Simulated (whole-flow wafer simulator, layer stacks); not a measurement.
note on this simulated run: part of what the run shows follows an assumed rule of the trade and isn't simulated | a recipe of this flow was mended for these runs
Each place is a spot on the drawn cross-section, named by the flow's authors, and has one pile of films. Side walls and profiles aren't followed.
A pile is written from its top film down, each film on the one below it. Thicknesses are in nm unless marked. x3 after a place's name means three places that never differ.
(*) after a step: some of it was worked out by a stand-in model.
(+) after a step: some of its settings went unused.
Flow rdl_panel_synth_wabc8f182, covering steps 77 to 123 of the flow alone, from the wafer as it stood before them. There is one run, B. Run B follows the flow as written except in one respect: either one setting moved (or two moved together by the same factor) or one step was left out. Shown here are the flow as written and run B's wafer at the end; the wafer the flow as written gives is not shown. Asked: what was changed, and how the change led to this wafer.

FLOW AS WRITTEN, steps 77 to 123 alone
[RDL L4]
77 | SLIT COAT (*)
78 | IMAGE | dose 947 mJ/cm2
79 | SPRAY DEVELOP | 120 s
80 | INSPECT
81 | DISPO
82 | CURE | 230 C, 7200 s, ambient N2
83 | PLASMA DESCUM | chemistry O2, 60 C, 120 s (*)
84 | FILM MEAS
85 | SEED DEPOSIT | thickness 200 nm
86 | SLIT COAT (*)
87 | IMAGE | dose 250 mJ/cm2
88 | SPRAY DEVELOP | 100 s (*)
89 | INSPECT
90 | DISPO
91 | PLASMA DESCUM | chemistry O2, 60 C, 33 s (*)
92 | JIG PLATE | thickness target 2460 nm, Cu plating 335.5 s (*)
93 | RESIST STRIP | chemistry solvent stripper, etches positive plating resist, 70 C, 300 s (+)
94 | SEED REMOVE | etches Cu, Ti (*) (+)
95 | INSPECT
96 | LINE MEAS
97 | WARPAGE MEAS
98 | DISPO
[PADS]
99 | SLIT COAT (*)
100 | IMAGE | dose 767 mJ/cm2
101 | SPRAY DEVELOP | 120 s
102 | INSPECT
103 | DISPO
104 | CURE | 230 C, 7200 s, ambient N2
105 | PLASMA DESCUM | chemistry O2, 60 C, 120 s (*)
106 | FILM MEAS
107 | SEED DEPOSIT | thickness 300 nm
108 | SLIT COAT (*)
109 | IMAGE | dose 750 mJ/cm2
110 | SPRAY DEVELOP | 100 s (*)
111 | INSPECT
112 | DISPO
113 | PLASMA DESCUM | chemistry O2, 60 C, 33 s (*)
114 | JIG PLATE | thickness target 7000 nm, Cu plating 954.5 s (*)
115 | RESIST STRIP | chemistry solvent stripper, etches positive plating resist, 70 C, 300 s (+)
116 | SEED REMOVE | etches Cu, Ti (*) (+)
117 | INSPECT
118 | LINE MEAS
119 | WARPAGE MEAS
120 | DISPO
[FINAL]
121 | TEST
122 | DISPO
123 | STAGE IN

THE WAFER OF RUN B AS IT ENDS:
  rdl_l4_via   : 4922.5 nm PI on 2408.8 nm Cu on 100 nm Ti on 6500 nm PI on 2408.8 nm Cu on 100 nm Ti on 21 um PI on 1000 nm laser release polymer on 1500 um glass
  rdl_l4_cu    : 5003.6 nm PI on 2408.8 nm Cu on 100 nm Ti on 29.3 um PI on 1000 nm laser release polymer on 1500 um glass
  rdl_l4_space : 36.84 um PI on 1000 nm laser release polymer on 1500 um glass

Cause: step 79, SPRAY DEVELOP: 120 s, was omitted.

Step by step, how the change led to this:
  86 | SLIT COAT (*)
      rdl_l4_cu: ILINE-POS-THICK-GRADE-A gains 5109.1 (new film) (it would be, as written: ILINE-POS-THICK-GRADE-A gains 4752.5 (new film))
      rdl_l4_space: ILINE-POS-THICK-GRADE-A gains 5027.3 (new film) (it would be, as written: ILINE-POS-THICK-GRADE-A gains 4439.2 (new film))
      (and at 2 other places as well)
  88 | SPRAY DEVELOP | 100 s (*)
      rdl_l4_cu: ILINE-POS-THICK-GRADE-A loses 5109.1 (all of it) (it would be, as written: ILINE-POS-THICK-GRADE-A loses 4752.5 (all of it))
      rdl_l4_land: ILINE-POS-THICK-GRADE-A loses 4703.7 (all of it) (it would be, as written: ILINE-POS-THICK-GRADE-A loses 3532.2 (all of it))
      (and at 1 other place as well)
  93 | RESIST STRIP | chemistry solvent stripper, etches positive plating resist, 70 C, 300 s (+)
      rdl_l4_space: ILINE-POS-THICK-GRADE-A loses 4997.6 (all of it) (it would be, as written: ILINE-POS-THICK-GRADE-A loses 4409.5 (all of it))
  99 | SLIT COAT (*)
      rdl_l4_via: PI gains 4922.5 (new film) (it would be, as written: PI gains 10.89 um (new film))
      rdl_l4_cu: PI gains 5003.6 (new film) (it would be, as written: PI gains 4801.7 (new film))
      (and at 2 other places as well)
  108 | SLIT COAT (*)
      rdl_l4_cu: ILINE-POS-THICK-GRADE-A gains 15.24 um (new film) (it would be, as written: ILINE-POS-THICK-GRADE-A gains 15.12 um (new film))
      rdl_l4_space: ILINE-POS-THICK-GRADE-A gains 15.21 um (new film) (it would be, as written: ILINE-POS-THICK-GRADE-A gains 15.12 um (new film))
      (and at 2 other places as well)
  115 | RESIST STRIP | chemistry solvent stripper, etches positive plating resist, 70 C, 300 s (+)
      rdl_l4_cu: ILINE-POS-THICK-GRADE-A loses 15.21 um (all of it) (it would be, as written: ILINE-POS-THICK-GRADE-A loses 15.09 um (all of it))
      rdl_l4_space: ILINE-POS-THICK-GRADE-A loses 15.19 um (all of it) (it would be, as written: ILINE-POS-THICK-GRADE-A loses 15.09 um (all of it))
      (and at 2 other places as well)
If metal films that touch count as one body, rdl_l4_via has 2 bodies (between them, from the top down: PI 6500); the flow as written gives 1 body.
